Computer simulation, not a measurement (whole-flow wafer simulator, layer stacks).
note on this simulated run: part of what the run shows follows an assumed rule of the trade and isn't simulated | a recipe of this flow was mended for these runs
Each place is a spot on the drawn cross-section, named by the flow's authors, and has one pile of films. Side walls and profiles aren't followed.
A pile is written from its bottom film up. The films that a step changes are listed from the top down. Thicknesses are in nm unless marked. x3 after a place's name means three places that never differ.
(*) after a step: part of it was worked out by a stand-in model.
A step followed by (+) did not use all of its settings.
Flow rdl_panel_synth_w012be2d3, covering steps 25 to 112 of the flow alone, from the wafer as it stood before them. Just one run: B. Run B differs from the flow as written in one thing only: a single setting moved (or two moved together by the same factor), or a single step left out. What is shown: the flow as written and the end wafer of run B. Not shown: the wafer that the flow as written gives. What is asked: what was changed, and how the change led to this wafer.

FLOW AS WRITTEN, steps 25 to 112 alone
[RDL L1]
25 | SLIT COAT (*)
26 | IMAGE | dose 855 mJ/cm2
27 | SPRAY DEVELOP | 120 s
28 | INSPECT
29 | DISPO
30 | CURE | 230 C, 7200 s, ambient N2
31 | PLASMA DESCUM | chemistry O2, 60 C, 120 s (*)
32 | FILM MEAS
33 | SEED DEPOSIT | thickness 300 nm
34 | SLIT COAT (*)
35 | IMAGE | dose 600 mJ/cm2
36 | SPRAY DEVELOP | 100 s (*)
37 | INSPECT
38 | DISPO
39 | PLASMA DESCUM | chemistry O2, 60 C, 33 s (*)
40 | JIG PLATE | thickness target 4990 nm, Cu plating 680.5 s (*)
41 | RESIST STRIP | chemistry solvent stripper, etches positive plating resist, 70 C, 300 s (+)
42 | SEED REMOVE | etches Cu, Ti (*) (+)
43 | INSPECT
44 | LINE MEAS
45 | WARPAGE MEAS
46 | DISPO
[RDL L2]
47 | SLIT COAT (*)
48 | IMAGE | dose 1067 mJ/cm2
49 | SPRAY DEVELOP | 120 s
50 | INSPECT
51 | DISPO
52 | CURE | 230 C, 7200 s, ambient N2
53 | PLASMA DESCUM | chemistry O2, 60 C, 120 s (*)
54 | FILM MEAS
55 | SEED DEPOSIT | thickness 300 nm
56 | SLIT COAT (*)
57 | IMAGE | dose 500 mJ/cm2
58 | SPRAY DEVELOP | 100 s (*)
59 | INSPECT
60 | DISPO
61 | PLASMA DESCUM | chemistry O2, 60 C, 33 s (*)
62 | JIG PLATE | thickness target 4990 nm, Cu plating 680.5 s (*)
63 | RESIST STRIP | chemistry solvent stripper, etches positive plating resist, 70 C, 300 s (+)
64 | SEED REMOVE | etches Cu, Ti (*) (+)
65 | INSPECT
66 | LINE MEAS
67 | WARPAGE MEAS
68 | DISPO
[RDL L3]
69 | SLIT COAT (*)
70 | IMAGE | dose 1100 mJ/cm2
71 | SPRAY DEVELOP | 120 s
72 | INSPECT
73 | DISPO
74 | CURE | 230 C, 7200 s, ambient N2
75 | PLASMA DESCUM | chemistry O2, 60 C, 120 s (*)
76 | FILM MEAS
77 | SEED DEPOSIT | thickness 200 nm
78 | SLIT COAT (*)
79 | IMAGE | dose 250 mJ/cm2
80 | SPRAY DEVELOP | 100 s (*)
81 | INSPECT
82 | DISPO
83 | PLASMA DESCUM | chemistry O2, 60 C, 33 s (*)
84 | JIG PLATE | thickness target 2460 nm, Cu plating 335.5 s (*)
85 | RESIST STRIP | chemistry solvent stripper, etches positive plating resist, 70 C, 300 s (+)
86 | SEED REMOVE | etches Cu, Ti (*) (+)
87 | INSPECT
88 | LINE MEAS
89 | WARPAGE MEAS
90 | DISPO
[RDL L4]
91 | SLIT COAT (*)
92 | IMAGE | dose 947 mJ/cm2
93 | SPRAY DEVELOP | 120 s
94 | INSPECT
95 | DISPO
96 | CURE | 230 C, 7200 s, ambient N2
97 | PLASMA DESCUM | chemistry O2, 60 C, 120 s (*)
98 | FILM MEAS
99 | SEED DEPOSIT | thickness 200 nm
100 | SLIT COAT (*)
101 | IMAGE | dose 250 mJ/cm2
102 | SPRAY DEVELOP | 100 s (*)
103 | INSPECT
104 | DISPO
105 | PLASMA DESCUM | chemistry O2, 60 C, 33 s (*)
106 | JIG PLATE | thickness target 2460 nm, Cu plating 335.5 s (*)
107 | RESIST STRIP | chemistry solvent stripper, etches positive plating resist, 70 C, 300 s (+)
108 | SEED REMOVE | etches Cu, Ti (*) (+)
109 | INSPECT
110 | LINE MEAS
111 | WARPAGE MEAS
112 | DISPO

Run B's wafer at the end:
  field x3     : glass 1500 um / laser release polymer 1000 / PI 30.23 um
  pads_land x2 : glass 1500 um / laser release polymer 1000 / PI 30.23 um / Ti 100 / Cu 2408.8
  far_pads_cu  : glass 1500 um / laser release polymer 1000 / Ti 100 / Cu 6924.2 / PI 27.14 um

The reason: step 40, JIG PLATE: Cu plating 476.3 s was run, though the flow has Cu plating 680.5 s.

Step by step, how the change led to this:
  40 | JIG PLATE | thickness target 4990 nm, Cu plating 680.5 s (*)
      rdl_l1_cu, rdl_l1_land, rdl_l1_via, rdl_l1_rim, rdl_l2_land, rdl_l2_via: +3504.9 Cu (it would be, as written: +5007.5 Cu)
  47 | SLIT COAT (*)
      field x3, rdl_l3_cu, rdl_l3_space and 9 more: +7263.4 PI (it would be, as written: +7600.9 PI)
      rdl_l2_cu, rdl_l2_space: +8163.7 PI (it would be, as written: +8899.9 PI)
      (and at 5 other places as well)
  56 | SLIT COAT (*)
      rdl_l1_cu: +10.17 um ILINE-POS-THICK-GRADE-A (new film) (it would be, as written: +10.04 um ILINE-POS-THICK-GRADE-A (new film))
      rdl_l1_space: +10.88 um ILINE-POS-THICK-GRADE-A (new film) (it would be, as written: +11.02 um ILINE-POS-THICK-GRADE-A (new film))
      (and at 4 other places as well)
  58 | SPRAY DEVELOP | 100 s (*)
      rdl_l2_land: -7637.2 ILINE-POS-THICK-GRADE-A (all of it) (it would be, as written: -7416.3 ILINE-POS-THICK-GRADE-A (all of it))
      rdl_l2_via: -13.08 um ILINE-POS-THICK-GRADE-A (all of it) (it would be, as written: -12.83 um ILINE-POS-THICK-GRADE-A (all of it))
  63 | RESIST STRIP | chemistry solvent stripper, etches positive plating resist, 70 C, 300 s (+)
      rdl_l1_cu: -10.14 um ILINE-POS-THICK-GRADE-A (all of it) (it would be, as written: -10.01 um ILINE-POS-THICK-GRADE-A (all of it))
      rdl_l1_space: -10.85 um ILINE-POS-THICK-GRADE-A (all of it) (it would be, as written: -10.99 um ILINE-POS-THICK-GRADE-A (all of it))
      (and at 2 other places as well)
  69 | SLIT COAT (*)
      far_pads_cu: +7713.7 PI (it would be, as written: +7887 PI)
      rdl_l1_land: +6736.1 PI (it would be, as written: +6541.5 PI)
      (and at 5 other places as well)
  78 | SLIT COAT (*)
      rdl_l1_cu: +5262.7 ILINE-POS-THICK-GRADE-A (new film) (it would be, as written: +5065.8 ILINE-POS-THICK-GRADE-A (new film))
      rdl_l1_space: +5380.4 ILINE-POS-THICK-GRADE-A (new film) (it would be, as written: +5190.8 ILINE-POS-THICK-GRADE-A (new film))
      (and at 4 other places as well)
  85 | RESIST STRIP | chemistry solvent stripper, etches positive plating resist, 70 C, 300 s (+)
      rdl_l1_cu: -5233 ILINE-POS-THICK-GRADE-A (all of it) (it would be, as written: -5036.1 ILINE-POS-THICK-GRADE-A (all of it))
      rdl_l1_space: -5350.7 ILINE-POS-THICK-GRADE-A (all of it) (it would be, as written: -5161.1 ILINE-POS-THICK-GRADE-A (all of it))
      (and at 4 other places as well)
  91 | SLIT COAT (*)
      rdl_l1_cu: +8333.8 PI (it would be, as written: +8062.8 PI)
      rdl_l1_space: +8462.6 PI (it would be, as written: +8218.5 PI)
      (and at 2 other places as well)
  100 | SLIT COAT (*)
      rdl_l1_cu: +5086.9 ILINE-POS-THICK-GRADE-A (new film) (it would be, as written: +5202.8 ILINE-POS-THICK-GRADE-A (new film))
      rdl_l1_space: +5082.3 ILINE-POS-THICK-GRADE-A (new film) (it would be, as written: +5250.1 ILINE-POS-THICK-GRADE-A (new film))
  107 | RESIST STRIP | chemistry solvent stripper, etches positive plating resist, 70 C, 300 s (+)
      rdl_l1_cu: -5057.2 ILINE-POS-THICK-GRADE-A (all of it) (it would be, as written: -5173.1 ILINE-POS-THICK-GRADE-A (all of it))
      rdl_l1_space: -5052.6 ILINE-POS-THICK-GRADE-A (all of it) (it would be, as written: -5220.4 ILINE-POS-THICK-GRADE-A (all of it))
